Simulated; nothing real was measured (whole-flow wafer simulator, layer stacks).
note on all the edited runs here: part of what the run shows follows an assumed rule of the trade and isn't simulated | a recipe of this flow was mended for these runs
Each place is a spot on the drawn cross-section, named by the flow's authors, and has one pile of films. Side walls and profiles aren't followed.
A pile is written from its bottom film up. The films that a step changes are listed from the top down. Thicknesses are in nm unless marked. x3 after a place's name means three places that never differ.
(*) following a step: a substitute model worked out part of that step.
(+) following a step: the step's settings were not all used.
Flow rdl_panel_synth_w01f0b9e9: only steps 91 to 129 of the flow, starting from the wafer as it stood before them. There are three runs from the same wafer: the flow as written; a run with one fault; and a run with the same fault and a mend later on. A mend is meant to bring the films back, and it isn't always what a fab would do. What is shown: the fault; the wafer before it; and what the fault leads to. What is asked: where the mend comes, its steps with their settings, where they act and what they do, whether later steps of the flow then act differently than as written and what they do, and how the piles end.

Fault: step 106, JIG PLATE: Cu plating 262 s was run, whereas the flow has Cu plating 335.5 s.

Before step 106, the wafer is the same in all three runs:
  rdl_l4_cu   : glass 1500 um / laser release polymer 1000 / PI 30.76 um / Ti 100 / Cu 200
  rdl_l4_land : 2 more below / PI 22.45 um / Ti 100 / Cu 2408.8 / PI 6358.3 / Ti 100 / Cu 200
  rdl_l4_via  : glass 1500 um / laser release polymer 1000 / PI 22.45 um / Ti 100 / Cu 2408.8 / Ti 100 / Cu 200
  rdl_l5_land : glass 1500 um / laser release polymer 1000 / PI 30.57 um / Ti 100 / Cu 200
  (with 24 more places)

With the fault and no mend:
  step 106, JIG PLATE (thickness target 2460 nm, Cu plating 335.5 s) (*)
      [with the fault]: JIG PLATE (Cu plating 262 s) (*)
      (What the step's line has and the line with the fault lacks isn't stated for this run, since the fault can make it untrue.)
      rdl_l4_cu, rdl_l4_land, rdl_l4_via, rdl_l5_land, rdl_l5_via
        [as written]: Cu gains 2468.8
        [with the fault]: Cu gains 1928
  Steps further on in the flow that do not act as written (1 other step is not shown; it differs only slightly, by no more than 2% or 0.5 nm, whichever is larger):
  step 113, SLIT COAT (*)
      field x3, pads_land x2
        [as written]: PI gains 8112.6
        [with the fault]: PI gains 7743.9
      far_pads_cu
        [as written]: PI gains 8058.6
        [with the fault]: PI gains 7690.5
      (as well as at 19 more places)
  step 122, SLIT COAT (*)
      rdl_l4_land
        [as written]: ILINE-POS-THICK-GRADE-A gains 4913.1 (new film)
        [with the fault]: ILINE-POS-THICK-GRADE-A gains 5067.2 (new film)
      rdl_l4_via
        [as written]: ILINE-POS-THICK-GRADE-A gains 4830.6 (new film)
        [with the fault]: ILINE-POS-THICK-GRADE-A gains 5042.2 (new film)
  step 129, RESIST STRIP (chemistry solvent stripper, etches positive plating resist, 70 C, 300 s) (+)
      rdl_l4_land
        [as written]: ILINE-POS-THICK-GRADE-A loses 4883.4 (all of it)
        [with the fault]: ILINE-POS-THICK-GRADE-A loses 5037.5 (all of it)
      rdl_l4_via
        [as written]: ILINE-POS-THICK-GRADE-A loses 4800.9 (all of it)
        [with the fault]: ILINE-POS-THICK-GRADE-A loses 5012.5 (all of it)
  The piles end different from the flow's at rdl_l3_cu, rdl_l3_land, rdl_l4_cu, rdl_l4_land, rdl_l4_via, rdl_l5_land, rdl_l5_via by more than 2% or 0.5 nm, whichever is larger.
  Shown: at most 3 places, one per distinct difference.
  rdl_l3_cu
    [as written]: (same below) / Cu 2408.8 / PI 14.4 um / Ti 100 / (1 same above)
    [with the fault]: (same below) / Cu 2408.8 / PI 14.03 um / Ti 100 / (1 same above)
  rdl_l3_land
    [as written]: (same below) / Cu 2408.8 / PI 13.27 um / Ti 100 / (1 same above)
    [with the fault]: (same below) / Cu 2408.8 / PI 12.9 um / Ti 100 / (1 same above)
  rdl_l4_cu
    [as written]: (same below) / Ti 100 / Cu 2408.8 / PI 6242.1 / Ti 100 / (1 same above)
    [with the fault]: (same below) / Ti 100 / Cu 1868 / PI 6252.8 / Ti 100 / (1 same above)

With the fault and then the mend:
  The mend stands after step 106.
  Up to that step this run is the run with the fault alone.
  step 106a, JIG PLATE (Cu plating 73.47 s) (*) (the flow's step 106, run once more with other settings)
      rdl_l4_cu, rdl_l4_land, rdl_l4_via, rdl_l5_land, rdl_l5_via
        Cu gains 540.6
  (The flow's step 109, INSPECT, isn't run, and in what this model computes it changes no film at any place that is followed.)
  None of the later steps of the flow differs from how it acts as written, at any place that is followed, by more than 2% or 0.5 nm, whichever is larger.
  The piles end only slightly different from the flow's at the places that both follow, by no more than 2% or 0.5 nm, whichever is larger.
